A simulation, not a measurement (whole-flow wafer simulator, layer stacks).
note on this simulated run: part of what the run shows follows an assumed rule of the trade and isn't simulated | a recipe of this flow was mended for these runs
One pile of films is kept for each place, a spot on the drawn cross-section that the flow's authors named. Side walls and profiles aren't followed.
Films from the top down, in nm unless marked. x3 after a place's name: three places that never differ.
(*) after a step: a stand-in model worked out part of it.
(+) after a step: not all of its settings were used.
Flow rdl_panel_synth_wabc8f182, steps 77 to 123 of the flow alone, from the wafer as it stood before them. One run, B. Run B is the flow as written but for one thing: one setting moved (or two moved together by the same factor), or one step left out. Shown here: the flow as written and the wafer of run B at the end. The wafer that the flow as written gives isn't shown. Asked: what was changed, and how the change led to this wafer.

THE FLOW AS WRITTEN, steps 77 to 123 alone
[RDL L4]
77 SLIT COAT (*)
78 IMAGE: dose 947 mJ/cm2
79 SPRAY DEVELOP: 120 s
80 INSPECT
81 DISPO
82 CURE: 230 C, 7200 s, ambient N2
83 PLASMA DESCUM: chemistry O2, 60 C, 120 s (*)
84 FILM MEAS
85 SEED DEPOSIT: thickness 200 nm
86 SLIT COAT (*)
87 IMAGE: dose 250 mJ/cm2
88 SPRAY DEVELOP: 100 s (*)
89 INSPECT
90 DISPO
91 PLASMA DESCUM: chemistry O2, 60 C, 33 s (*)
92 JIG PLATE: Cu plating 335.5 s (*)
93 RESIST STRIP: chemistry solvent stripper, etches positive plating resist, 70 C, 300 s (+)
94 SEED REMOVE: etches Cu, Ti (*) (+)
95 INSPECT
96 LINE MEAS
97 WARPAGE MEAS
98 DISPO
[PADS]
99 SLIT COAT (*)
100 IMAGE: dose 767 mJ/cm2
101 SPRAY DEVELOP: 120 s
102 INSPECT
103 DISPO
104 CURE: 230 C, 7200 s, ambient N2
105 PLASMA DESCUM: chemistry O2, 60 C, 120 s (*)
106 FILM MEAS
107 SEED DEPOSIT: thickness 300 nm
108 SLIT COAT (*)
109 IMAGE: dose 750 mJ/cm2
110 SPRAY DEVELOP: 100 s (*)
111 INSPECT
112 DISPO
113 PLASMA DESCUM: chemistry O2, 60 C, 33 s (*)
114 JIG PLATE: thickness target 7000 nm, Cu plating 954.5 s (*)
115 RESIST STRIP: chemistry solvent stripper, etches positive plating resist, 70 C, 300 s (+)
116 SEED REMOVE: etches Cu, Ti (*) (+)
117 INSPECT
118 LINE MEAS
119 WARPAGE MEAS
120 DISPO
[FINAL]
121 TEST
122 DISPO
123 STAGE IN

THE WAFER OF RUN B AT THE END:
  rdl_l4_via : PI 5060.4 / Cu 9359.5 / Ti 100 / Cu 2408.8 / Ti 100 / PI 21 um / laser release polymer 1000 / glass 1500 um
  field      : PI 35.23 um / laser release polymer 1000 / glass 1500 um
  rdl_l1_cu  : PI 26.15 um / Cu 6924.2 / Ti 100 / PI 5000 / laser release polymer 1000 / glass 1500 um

The cause: step 92, JIG PLATE: Cu plating 416 s was run, where the flow has Cu plating 335.5 s.

How the change led to this, step by step:
  92 JIG PLATE: Cu plating 335.5 s (*)
      rdl_l4_cu, rdl_l4_land, pads_land, pads_via: Cu +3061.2 (as written it would be: Cu +2468.8)
      rdl_l4_via: Cu +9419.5 (as written it would be: Cu +2468.8)
  99 SLIT COAT (*)
      rdl_l4_via: PI +5060.4 (new film) (as written it would be: PI +10.89 um (new film))
      field: PI +6119.3 (as written it would be: PI +5893.8)
      (and at 18 more places)
  108 SLIT COAT (*)
      rdl_l2_via: ILINE-POS-THICK-GRADE-A +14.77 um (new film) (as written it would be: ILINE-POS-THICK-GRADE-A +14.76 um (new film))
      rdl_l3_via: ILINE-POS-THICK-GRADE-A +14.81 um (new film) (as written it would be: ILINE-POS-THICK-GRADE-A +14.8 um (new film))
      (and at 8 more places)
  110 SPRAY DEVELOP: 100 s (*)
      pads_cu: ILINE-POS-THICK-GRADE-A -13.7 um (all of it) (as written it would be: ILINE-POS-THICK-GRADE-A -13.68 um (all of it))
      pads_land: ILINE-POS-THICK-GRADE-A -13.06 um (all of it) (as written it would be: ILINE-POS-THICK-GRADE-A -13.11 um (all of it))
      (and at 1 more place)
  115 RESIST STRIP: chemistry solvent stripper, etches positive plating resist, 70 C, 300 s (+)
      rdl_l2_land: ILINE-POS-THICK-GRADE-A -14.82 um (all of it) (as written it would be: ILINE-POS-THICK-GRADE-A -14.81 um (all of it))
      rdl_l2_via: ILINE-POS-THICK-GRADE-A -14.74 um (all of it) (as written it would be: ILINE-POS-THICK-GRADE-A -14.73 um (all of it))
      (and at 6 more places)
